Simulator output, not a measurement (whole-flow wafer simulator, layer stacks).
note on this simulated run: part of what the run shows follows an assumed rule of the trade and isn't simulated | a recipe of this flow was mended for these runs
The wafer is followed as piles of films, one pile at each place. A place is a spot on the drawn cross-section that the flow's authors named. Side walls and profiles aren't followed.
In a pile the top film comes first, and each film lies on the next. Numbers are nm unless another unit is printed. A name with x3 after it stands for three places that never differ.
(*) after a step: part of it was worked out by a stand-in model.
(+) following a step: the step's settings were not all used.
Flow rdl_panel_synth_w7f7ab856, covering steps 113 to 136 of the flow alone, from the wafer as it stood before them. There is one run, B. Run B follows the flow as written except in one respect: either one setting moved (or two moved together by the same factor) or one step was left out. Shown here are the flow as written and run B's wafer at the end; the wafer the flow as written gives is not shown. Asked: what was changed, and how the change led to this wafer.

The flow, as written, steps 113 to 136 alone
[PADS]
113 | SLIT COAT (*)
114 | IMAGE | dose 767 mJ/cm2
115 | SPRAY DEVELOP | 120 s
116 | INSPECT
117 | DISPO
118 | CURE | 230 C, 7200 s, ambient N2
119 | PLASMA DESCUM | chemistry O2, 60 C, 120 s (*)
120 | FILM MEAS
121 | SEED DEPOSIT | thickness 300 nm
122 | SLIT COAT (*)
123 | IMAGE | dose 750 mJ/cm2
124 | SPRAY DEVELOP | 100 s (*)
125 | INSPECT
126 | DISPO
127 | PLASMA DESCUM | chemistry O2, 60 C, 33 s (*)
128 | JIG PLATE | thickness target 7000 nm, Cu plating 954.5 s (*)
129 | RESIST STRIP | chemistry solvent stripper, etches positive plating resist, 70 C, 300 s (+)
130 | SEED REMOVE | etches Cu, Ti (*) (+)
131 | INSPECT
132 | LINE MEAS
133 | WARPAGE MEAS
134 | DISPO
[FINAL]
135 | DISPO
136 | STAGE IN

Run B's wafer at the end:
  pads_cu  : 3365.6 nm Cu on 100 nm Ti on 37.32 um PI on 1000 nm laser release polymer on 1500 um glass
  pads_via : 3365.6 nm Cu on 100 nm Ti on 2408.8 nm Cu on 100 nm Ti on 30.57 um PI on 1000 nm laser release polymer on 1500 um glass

What caused this: step 128, JIG PLATE: Cu plating 469.6 s was run, whereas the flow has Cu plating 954.5 s.

Step by step, how the change led to this:
  128 | JIG PLATE | thickness target 7000 nm, Cu plating 954.5 s (*)
      pads_cu, pads_land: Cu gains 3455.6 (as written it would have been: Cu gains 7023.8)
      pads_via: Cu gains 3455.6 (as written it would have been: Cu gains 8307.4)
